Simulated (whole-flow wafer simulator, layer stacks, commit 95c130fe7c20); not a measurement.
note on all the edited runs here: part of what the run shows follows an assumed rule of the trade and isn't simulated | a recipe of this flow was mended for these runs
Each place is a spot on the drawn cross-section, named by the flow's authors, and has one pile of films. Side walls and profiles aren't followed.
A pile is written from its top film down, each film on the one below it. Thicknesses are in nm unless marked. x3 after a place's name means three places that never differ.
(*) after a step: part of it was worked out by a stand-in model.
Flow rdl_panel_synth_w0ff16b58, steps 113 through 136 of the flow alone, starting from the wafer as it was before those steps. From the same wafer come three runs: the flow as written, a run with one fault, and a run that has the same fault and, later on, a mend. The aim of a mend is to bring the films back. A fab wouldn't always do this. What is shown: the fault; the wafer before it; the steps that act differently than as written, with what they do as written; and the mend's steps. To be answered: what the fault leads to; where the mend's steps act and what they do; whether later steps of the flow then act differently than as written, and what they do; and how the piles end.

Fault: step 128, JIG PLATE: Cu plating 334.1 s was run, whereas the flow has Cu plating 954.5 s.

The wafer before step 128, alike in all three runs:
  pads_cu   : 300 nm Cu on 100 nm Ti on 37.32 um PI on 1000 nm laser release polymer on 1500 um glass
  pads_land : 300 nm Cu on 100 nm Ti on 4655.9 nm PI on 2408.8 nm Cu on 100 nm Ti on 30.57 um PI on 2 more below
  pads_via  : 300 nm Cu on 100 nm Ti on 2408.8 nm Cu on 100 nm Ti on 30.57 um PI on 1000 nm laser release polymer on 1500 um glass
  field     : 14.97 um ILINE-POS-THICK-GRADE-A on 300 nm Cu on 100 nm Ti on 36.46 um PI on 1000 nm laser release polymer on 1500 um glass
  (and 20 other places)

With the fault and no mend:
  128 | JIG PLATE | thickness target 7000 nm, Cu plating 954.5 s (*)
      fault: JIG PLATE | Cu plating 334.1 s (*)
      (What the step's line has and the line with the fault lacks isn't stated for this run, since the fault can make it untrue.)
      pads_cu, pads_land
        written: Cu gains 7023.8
        fault: Cu gains 2458.5
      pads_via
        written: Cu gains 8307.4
        fault: Cu gains 2458.5
  None of the later steps of the flow acts differently than as written at any place that is followed.
  At pads_cu, pads_land, pads_via, the piles at the end differ from the flow's by more than 2% or 0.5 nm, whichever is larger.
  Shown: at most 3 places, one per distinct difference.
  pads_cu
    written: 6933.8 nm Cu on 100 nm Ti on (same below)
    fault: 2368.5 nm Cu on 100 nm Ti on (same below)
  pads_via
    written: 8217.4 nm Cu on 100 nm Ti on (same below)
    fault: 2368.5 nm Cu on 100 nm Ti on (same below)

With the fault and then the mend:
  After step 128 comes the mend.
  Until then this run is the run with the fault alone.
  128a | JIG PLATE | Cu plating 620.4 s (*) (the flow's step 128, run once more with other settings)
      pads_cu, pads_land
        Cu gains 4565.3
      pads_via
        Cu gains 5848.9
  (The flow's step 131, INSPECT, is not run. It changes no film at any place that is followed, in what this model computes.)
  None of the later steps of the flow acts differently than as written at any place that is followed.
  The piles end the same as the flow's at every place that both follow.
